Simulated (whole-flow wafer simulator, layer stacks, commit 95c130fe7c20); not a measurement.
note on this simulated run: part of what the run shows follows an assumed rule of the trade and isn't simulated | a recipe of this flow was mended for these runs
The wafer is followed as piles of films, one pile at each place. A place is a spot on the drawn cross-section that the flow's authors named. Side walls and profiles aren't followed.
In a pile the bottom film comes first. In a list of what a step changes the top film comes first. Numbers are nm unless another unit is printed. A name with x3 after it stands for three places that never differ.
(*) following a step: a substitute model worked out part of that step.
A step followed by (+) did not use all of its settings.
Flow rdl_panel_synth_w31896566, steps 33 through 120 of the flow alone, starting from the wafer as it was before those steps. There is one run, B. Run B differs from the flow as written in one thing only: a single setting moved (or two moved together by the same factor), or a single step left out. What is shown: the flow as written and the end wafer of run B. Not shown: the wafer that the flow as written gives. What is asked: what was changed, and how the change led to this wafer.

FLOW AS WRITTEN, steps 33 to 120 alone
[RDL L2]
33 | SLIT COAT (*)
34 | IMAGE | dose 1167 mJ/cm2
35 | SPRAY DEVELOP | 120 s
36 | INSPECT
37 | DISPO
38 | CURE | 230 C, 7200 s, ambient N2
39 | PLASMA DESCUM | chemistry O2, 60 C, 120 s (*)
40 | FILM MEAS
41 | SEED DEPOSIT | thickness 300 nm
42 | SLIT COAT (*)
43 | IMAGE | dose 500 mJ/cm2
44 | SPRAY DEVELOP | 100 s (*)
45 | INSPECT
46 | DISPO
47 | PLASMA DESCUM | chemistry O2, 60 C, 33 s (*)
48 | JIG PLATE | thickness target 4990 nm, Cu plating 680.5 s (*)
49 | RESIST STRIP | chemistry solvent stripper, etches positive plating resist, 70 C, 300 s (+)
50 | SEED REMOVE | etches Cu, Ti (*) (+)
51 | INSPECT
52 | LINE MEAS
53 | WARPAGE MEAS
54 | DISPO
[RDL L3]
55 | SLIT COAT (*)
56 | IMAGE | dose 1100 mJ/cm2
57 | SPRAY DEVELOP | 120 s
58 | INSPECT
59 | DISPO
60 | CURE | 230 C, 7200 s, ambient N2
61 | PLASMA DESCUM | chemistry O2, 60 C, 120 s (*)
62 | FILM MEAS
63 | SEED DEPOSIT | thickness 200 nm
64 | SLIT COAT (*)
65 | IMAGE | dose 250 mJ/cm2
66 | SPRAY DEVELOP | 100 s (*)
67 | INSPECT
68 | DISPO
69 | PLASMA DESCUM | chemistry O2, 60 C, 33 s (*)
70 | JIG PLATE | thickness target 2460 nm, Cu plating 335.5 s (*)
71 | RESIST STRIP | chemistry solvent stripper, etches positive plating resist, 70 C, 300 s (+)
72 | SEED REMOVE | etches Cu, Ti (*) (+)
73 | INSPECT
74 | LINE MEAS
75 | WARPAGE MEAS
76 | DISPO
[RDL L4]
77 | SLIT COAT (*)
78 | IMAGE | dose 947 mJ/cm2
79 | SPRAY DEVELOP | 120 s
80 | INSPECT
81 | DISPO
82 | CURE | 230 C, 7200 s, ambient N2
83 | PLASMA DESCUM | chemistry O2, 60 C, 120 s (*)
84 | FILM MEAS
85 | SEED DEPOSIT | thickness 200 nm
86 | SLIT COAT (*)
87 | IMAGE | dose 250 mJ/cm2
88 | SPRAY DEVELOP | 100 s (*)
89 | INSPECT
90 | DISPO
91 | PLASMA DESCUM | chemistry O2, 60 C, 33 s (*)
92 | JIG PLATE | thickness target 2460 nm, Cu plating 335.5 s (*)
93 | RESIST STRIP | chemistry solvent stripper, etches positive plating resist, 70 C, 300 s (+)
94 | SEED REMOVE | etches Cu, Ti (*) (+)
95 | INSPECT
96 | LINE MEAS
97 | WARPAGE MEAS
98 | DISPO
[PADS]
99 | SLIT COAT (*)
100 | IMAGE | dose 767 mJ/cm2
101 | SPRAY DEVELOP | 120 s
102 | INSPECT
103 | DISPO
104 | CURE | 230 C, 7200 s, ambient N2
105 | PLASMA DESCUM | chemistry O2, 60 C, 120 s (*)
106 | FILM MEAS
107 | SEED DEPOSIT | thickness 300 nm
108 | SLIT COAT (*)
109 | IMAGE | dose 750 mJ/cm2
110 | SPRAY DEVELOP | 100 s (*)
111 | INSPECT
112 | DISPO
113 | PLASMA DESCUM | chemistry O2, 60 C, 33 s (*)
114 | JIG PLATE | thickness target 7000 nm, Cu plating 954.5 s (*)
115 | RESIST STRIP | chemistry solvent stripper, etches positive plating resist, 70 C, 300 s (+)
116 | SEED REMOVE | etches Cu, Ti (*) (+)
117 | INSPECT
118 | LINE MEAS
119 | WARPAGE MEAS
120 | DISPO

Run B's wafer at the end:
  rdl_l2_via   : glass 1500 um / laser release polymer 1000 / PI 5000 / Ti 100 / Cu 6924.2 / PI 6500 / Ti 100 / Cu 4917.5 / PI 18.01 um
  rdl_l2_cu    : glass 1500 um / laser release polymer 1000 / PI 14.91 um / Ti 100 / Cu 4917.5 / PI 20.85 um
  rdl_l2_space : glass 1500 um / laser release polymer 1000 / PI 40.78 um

What caused this: step 35, SPRAY DEVELOP: 120 s, was not run.

The path from the change to this, step by step:
  42 | SLIT COAT (*)
      rdl_l2_via: +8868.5 ILINE-POS-THICK-GRADE-A (new film) (it would be, as written: +12.5 um ILINE-POS-THICK-GRADE-A (new film))
      rdl_l2_cu, rdl_l2_space: +10.93 um ILINE-POS-THICK-GRADE-A (new film) (it would be, as written: +10.13 um ILINE-POS-THICK-GRADE-A (new film))
      (also at 2 further places)
  44 | SPRAY DEVELOP | 100 s (*)
      rdl_l2_via: -8868.5 ILINE-POS-THICK-GRADE-A (all of it) (it would be, as written: -12.5 um ILINE-POS-THICK-GRADE-A (all of it))
      rdl_l2_cu: -10.93 um ILINE-POS-THICK-GRADE-A (all of it) (it would be, as written: -10.13 um ILINE-POS-THICK-GRADE-A (all of it))
      (also at 1 further place)
  49 | RESIST STRIP | chemistry solvent stripper, etches positive plating resist, 70 C, 300 s (+)
      rdl_l2_space: -10.9 um ILINE-POS-THICK-GRADE-A (all of it) (it would be, as written: -10.1 um ILINE-POS-THICK-GRADE-A (all of it))
      rdl_l1_rim: -9357.3 ILINE-POS-THICK-GRADE-A (all of it) (it would be, as written: -8208.7 ILINE-POS-THICK-GRADE-A (all of it))
  55 | SLIT COAT (*)
      rdl_l2_via: +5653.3 PI (new film) (it would be, as written: +10.74 um PI (new film))
      rdl_l2_cu: +6171.9 PI (new film) (it would be, as written: +5919.4 PI (new film))
      (also at 3 further places)
  64 | SLIT COAT (*)
      rdl_l2_cu: +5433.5 ILINE-POS-THICK-GRADE-A (new film) (it would be, as written: +5291.3 ILINE-POS-THICK-GRADE-A (new film))
      rdl_l2_space: +5770.5 ILINE-POS-THICK-GRADE-A (new film) (it would be, as written: +5624.6 ILINE-POS-THICK-GRADE-A (new film))
      (also at 3 further places)
  71 | RESIST STRIP | chemistry solvent stripper, etches positive plating resist, 70 C, 300 s (+)
      rdl_l2_cu: -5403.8 ILINE-POS-THICK-GRADE-A (all of it) (it would be, as written: -5261.6 ILINE-POS-THICK-GRADE-A (all of it))
      rdl_l2_space: -5740.8 ILINE-POS-THICK-GRADE-A (all of it) (it would be, as written: -5594.9 ILINE-POS-THICK-GRADE-A (all of it))
      (also at 3 further places)
  77 | SLIT COAT (*)
      rdl_l2_land: +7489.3 PI (it would be, as written: +7209.8 PI)
      rdl_l2_via: +6942 PI (it would be, as written: +7515 PI)
  86 | SLIT COAT (*)
      rdl_l2_via: +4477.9 ILINE-POS-THICK-GRADE-A (new film) (it would be, as written: +4655.1 ILINE-POS-THICK-GRADE-A (new film))
  93 | RESIST STRIP | chemistry solvent stripper, etches positive plating resist, 70 C, 300 s (+)
      rdl_l2_via: -4448.2 ILINE-POS-THICK-GRADE-A (all of it) (it would be, as written: -4625.4 ILINE-POS-THICK-GRADE-A (all of it))
  99 | SLIT COAT (*)
      rdl_l2_via: +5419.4 PI (it would be, as written: +5584.8 PI)
  108 | SLIT COAT (*)
      rdl_l2_cu, rdl_l2_space: +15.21 um ILINE-POS-THICK-GRADE-A (new film) (it would be, as written: +15.16 um ILINE-POS-THICK-GRADE-A (new film))
      rdl_l1_rim: +15 um ILINE-POS-THICK-GRADE-A (new film) (it would be, as written: +14.98 um ILINE-POS-THICK-GRADE-A (new film))
      (also at 2 further places)
  115 | RESIST STRIP | chemistry solvent stripper, etches positive plating resist, 70 C, 300 s (+)
      rdl_l2_cu, rdl_l2_space: -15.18 um ILINE-POS-THICK-GRADE-A (all of it) (it would be, as written: -15.13 um ILINE-POS-THICK-GRADE-A (all of it))
      rdl_l1_rim: -14.97 um ILINE-POS-THICK-GRADE-A (all of it) (it would be, as written: -14.95 um ILINE-POS-THICK-GRADE-A (all of it))
      (also at 2 further places)
With metal films that touch counted as one body, rdl_l2_via has 2 bodies (between them, from the top down: PI 6500); the flow as written gives 1 body.
